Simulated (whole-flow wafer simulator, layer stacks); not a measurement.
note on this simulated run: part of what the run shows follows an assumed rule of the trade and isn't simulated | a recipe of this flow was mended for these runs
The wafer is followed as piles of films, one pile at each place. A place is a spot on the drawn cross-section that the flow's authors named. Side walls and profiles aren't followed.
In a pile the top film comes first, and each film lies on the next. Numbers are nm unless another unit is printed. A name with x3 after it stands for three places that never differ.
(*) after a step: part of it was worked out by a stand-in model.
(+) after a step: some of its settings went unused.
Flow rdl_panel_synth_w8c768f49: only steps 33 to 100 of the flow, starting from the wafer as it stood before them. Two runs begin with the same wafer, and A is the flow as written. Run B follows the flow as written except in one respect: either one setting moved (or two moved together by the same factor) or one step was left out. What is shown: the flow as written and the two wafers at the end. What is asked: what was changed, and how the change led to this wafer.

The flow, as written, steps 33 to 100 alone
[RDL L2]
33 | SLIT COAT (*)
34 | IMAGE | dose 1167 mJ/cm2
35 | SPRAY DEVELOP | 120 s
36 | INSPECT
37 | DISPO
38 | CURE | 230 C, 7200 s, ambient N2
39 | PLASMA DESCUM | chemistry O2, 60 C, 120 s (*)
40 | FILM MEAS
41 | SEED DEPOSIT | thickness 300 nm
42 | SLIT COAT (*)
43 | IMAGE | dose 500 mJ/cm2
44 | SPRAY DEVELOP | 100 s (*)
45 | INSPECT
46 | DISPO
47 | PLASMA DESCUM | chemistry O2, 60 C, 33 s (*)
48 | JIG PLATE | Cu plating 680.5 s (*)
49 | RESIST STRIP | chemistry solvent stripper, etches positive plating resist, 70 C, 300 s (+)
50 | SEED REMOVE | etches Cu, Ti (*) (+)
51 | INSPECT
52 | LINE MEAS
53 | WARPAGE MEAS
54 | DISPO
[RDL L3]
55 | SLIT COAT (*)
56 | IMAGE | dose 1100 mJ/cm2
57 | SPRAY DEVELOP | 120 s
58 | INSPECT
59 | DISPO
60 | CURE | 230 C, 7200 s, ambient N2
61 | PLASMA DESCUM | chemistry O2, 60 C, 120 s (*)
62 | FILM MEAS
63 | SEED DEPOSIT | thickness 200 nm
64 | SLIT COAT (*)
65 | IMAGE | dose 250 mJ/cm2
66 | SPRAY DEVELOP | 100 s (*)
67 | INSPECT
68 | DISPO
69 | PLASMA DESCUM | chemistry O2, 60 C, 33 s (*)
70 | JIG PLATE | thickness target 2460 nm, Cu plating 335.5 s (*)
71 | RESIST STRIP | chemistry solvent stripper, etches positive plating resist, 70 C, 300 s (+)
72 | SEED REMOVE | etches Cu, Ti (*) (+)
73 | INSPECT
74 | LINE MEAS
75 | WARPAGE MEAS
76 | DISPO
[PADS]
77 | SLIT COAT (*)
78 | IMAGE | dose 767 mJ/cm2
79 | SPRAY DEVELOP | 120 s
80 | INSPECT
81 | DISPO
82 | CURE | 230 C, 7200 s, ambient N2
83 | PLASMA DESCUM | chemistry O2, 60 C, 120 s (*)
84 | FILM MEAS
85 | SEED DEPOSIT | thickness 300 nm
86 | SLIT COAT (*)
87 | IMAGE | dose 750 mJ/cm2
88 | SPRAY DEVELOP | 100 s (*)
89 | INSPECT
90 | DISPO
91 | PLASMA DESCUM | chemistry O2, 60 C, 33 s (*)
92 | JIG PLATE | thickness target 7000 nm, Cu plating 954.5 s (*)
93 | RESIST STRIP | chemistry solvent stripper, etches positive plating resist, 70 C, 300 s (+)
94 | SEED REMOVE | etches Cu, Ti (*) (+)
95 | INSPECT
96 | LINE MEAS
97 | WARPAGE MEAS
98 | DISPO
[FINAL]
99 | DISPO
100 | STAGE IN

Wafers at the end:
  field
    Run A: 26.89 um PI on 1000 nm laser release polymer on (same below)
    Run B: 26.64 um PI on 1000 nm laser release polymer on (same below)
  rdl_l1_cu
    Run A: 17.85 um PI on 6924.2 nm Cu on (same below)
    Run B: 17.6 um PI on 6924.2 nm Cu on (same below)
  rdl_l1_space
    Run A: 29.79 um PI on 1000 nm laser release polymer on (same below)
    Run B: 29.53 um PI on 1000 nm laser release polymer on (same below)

What caused this: step 48, JIG PLATE: Cu plating 571.6 s was run, though the flow has Cu plating 680.5 s.

How this came from the change, step by step:
  48 | JIG PLATE | Cu plating 680.5 s (*)
      rdl_l2_cu, rdl_l2_land, rdl_l2_via, rdl_l2_rim, rdl_l3_land, rdl_l3_via: A Cu gains 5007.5 | B Cu gains 4206.2
  55 | SLIT COAT (*)
      rdl_l2_space: A PI gains 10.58 um | B PI gains 9923.2
      field, pads_cu, pads_space, pads_land, pads_via: A PI gains 7936.4 | B PI gains 7685.3
      (also at 8 further places)
  64 | SLIT COAT (*)
      rdl_l1_rim: A ILINE-POS-THICK-GRADE-A gains 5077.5 (new film) | B ILINE-POS-THICK-GRADE-A gains 4955.3 (new film)
      rdl_l2_via: A ILINE-POS-THICK-GRADE-A gains 4385.9 (new film) | B ILINE-POS-THICK-GRADE-A gains 4617 (new film)
  71 | RESIST STRIP | chemistry solvent stripper, etches positive plating resist, 70 C, 300 s (+)
      rdl_l1_rim: A ILINE-POS-THICK-GRADE-A loses 5047.8 (all of it) | B ILINE-POS-THICK-GRADE-A loses 4925.6 (all of it)
      rdl_l2_via: A ILINE-POS-THICK-GRADE-A loses 4356.2 (all of it) | B ILINE-POS-THICK-GRADE-A loses 4587.3 (all of it)
  77 | SLIT COAT (*)
      rdl_l2_via: A PI gains 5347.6 | B PI gains 5564.6
      rdl_l3_via: A PI gains 10.46 um (new film) | B PI gains 10.54 um (new film)
  86 | SLIT COAT (*)
      rdl_l2_cu: A ILINE-POS-THICK-GRADE-A gains 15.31 um (new film) | B ILINE-POS-THICK-GRADE-A gains 15.25 um (new film)
      rdl_l2_space: A ILINE-POS-THICK-GRADE-A gains 15.33 um (new film) | B ILINE-POS-THICK-GRADE-A gains 15.27 um (new film)
      (also at 8 further places)
  93 | RESIST STRIP | chemistry solvent stripper, etches positive plating resist, 70 C, 300 s (+)
      rdl_l2_cu: A ILINE-POS-THICK-GRADE-A loses 15.28 um (all of it) | B ILINE-POS-THICK-GRADE-A loses 15.22 um (all of it)
      rdl_l2_space: A ILINE-POS-THICK-GRADE-A loses 15.3 um (all of it) | B ILINE-POS-THICK-GRADE-A loses 15.24 um (all of it)
      (also at 8 further places)
